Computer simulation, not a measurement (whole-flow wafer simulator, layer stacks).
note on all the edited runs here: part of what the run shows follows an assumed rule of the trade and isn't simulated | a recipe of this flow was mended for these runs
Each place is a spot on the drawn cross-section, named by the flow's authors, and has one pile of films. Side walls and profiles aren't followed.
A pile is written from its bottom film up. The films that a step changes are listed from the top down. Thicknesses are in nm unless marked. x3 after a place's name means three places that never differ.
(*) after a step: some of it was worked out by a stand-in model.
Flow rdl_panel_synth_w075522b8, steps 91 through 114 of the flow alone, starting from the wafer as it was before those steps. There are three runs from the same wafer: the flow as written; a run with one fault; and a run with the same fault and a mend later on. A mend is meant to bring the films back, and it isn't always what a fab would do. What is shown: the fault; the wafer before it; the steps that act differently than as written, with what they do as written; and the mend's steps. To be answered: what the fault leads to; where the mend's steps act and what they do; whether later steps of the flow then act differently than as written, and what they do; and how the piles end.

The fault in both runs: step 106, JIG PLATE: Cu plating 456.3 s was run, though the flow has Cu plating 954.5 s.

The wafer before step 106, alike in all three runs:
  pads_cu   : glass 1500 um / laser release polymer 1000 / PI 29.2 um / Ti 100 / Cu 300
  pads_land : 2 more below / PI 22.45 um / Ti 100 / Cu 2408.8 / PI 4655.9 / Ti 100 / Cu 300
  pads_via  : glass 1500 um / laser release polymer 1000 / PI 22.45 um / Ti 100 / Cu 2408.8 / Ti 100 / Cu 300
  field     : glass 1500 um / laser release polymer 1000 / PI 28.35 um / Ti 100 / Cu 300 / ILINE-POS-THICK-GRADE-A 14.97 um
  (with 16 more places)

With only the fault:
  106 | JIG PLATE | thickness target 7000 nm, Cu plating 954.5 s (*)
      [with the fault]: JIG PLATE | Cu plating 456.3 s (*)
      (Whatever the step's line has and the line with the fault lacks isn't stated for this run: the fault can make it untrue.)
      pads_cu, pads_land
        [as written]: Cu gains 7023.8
        [with the fault]: Cu gains 3357.7
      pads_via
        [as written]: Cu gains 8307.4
        [with the fault]: Cu gains 3357.7
  Every later step of the flow that is run acts as written at every place that is followed.
  By the end, the piles at pads_cu, pads_land, pads_via depart from the flow's by more than 2% or 0.5 nm, whichever is larger.
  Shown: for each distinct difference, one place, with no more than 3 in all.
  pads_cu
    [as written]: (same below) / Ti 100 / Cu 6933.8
    [with the fault]: (same below) / Ti 100 / Cu 3267.7
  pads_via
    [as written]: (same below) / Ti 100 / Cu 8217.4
    [with the fault]: (same below) / Ti 100 / Cu 3267.7

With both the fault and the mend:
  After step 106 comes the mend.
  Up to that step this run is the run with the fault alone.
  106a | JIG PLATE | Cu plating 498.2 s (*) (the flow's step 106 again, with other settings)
      pads_cu, pads_land
        Cu gains 3666.1
      pads_via
        Cu gains 4949.7
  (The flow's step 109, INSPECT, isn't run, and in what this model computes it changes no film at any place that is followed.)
  Every later step of the flow that is run acts as written at every place that is followed.
  The piles end the same as the flow's at every place that both follow.
